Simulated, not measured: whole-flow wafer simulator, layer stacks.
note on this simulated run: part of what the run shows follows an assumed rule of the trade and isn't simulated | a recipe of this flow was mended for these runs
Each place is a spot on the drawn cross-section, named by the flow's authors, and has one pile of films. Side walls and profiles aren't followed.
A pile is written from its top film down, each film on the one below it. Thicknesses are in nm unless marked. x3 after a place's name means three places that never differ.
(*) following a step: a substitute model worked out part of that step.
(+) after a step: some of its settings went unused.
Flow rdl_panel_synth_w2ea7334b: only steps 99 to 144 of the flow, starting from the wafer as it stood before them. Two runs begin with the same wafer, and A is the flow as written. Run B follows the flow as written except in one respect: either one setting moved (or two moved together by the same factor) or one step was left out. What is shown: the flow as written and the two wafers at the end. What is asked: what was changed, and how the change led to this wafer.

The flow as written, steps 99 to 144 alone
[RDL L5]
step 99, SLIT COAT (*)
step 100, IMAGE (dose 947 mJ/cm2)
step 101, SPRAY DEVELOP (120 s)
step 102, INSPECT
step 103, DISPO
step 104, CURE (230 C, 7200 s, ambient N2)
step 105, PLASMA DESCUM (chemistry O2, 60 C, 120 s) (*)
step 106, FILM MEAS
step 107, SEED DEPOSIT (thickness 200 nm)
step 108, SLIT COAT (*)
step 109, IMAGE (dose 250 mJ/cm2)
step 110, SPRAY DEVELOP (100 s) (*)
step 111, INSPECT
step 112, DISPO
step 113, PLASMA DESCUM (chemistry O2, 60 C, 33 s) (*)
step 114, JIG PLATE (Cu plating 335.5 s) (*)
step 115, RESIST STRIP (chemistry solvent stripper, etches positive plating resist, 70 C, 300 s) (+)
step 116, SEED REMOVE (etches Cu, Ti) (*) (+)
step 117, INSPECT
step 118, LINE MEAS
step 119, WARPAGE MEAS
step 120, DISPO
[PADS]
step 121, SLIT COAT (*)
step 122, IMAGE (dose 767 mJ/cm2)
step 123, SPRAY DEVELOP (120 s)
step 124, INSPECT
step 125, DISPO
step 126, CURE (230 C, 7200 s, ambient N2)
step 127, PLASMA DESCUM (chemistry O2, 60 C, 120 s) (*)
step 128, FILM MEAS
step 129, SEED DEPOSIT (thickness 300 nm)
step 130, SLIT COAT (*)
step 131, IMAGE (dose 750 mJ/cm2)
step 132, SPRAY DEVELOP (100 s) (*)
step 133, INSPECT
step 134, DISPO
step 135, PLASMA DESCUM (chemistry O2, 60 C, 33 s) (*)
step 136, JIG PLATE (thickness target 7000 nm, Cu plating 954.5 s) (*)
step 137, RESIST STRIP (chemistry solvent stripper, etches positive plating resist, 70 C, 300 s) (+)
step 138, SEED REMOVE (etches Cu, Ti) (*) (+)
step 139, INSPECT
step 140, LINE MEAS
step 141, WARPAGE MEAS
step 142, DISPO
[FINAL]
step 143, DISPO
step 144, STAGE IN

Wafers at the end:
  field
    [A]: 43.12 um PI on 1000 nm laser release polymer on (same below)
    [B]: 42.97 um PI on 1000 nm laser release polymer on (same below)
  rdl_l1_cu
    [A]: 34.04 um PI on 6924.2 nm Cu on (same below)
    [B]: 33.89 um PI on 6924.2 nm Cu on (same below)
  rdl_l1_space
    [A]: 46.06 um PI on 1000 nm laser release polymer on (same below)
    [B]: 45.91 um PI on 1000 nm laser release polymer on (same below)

Cause: step 114, JIG PLATE: Cu plating 281.8 s was run, while the flow as written has Cu plating 335.5 s.

Step by step, how the change led to this:
  step 114, JIG PLATE (Cu plating 335.5 s) (*)
      rdl_l5_cu, rdl_l5_land, rdl_l5_via, pads_land, pads_via: A Cu gains 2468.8 | B Cu gains 2073.7
  step 121, SLIT COAT (*)
      field: A PI gains 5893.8 | B PI gains 5746.5
      rdl_l1_cu: A PI gains 5893 | B PI gains 5745.7
      (also at 22 further places)
  step 130, SLIT COAT (*)
      rdl_l2_cu, rdl_l2_space: A ILINE-POS-THICK-GRADE-A gains 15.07 um (new film) | B ILINE-POS-THICK-GRADE-A gains 15.08 um (new film)
      rdl_l5_cu: A ILINE-POS-THICK-GRADE-A gains 15.12 um (new film) | B ILINE-POS-THICK-GRADE-A gains 14.99 um (new film)
      (also at 7 further places)
  step 132, SPRAY DEVELOP (100 s) (*)
      pads_cu: A ILINE-POS-THICK-GRADE-A loses 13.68 um (all of it) | B ILINE-POS-THICK-GRADE-A loses 13.66 um (all of it)
      pads_land: A ILINE-POS-THICK-GRADE-A loses 13.11 um (all of it) | B ILINE-POS-THICK-GRADE-A loses 13.14 um (all of it)
      (also at 1 further place)
  step 137, RESIST STRIP (chemistry solvent stripper, etches positive plating resist, 70 C, 300 s) (+)
      rdl_l5_cu: A ILINE-POS-THICK-GRADE-A loses 15.09 um (all of it) | B ILINE-POS-THICK-GRADE-A loses 14.96 um (all of it)
      rdl_l5_space: A ILINE-POS-THICK-GRADE-A loses 15.09 um (all of it) | B ILINE-POS-THICK-GRADE-A loses 14.98 um (all of it)
      (also at 3 further places)
